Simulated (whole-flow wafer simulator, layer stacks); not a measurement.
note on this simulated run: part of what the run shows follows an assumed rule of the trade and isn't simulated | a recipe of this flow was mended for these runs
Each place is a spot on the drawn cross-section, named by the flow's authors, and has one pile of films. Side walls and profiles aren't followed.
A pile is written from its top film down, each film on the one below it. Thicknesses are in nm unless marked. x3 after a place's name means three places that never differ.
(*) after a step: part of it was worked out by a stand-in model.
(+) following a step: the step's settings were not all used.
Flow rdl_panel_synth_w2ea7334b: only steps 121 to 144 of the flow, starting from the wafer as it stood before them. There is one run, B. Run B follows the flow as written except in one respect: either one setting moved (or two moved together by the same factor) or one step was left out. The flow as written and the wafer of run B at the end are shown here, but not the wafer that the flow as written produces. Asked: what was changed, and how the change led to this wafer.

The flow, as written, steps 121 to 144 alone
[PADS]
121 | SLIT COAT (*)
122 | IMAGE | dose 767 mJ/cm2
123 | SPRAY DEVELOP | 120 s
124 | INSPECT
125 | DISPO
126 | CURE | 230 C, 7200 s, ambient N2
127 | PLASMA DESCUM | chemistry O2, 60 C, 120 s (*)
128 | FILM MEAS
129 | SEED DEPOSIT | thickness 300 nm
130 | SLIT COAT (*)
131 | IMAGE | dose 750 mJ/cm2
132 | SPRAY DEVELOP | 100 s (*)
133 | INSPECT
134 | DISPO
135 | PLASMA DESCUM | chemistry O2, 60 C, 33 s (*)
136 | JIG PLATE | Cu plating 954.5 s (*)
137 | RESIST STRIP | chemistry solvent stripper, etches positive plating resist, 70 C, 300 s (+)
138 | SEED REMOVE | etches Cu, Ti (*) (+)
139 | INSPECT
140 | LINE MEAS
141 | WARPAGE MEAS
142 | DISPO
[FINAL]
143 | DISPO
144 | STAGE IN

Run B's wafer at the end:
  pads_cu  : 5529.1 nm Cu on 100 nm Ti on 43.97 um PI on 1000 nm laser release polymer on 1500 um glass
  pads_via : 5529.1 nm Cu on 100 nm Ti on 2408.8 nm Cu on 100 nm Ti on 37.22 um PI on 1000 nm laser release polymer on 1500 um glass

Cause: step 136, JIG PLATE: Cu plating 763.6 s was run, while the flow as written has Cu plating 954.5 s.

How this came from the change, step by step:
  136 | JIG PLATE | Cu plating 954.5 s (*)
      pads_cu, pads_land: +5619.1 Cu (in the flow as written it would be: +7023.8 Cu)
      pads_via: +5619.1 Cu (in the flow as written it would be: +8307.4 Cu)
